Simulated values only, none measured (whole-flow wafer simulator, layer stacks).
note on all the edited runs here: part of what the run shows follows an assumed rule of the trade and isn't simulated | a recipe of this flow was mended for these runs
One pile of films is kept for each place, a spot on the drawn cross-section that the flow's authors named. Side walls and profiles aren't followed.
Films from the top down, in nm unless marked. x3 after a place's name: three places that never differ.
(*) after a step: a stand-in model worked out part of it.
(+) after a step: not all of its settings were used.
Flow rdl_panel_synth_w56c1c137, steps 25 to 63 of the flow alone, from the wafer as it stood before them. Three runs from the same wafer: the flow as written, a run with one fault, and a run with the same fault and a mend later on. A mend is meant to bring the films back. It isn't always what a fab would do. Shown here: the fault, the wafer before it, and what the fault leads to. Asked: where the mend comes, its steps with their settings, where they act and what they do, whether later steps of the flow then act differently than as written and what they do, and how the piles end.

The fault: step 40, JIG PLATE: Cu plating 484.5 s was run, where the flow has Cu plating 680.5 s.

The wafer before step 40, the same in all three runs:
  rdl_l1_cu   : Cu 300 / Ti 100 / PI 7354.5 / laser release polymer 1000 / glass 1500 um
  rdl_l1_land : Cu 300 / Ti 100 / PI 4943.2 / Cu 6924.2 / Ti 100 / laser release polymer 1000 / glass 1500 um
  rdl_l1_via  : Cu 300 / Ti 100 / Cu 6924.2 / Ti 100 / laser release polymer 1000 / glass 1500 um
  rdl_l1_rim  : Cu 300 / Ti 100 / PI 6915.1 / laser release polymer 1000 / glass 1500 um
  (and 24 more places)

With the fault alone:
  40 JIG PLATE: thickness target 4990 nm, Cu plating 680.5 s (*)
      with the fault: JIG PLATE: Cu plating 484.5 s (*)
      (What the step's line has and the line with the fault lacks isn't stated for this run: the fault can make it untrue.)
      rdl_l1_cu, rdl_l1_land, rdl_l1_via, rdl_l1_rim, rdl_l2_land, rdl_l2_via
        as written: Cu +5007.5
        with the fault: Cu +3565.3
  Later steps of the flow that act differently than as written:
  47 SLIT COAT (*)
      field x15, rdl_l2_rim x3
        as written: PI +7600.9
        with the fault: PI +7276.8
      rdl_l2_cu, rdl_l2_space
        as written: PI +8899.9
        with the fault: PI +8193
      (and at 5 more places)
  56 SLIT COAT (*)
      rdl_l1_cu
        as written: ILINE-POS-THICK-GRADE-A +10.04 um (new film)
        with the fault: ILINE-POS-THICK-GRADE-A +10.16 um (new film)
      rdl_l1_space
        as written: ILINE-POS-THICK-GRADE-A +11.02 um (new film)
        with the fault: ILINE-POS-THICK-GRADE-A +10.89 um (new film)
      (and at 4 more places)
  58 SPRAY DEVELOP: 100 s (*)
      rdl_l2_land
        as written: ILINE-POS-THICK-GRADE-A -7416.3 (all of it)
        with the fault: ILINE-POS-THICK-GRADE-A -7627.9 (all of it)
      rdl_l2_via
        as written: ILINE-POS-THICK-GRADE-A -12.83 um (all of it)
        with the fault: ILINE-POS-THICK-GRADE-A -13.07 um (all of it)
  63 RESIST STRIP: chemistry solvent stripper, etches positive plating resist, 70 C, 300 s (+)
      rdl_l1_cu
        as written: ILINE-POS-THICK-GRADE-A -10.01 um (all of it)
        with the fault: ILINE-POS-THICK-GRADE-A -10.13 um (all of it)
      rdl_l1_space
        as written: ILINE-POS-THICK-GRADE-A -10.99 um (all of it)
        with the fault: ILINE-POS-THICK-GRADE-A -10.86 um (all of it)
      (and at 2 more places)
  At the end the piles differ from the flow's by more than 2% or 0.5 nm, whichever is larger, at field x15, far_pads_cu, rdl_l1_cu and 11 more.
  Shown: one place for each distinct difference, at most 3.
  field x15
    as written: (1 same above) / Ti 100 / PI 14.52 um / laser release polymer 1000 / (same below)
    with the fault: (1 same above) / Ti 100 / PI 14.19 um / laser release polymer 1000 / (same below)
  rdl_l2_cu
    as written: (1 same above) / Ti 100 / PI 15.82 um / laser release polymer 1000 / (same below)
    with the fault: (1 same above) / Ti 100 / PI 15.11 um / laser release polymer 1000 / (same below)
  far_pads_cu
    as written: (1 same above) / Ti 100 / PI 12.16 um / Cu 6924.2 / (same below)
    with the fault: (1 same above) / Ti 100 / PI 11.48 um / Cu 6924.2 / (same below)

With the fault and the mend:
  The mend comes after step 40.
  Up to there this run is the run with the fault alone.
  40a JIG PLATE: Cu plating 196 s (*) (the flow's step 40 once more, with other settings)
      rdl_l1_cu, rdl_l1_land, rdl_l1_via, rdl_l1_rim, rdl_l2_land, rdl_l2_via
        Cu +1442.3
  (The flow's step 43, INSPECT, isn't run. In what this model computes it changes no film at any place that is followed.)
  No later step of the flow acts differently than as written at any place that is followed.
  At the end the piles are the same as the flow's at every place that both follow.
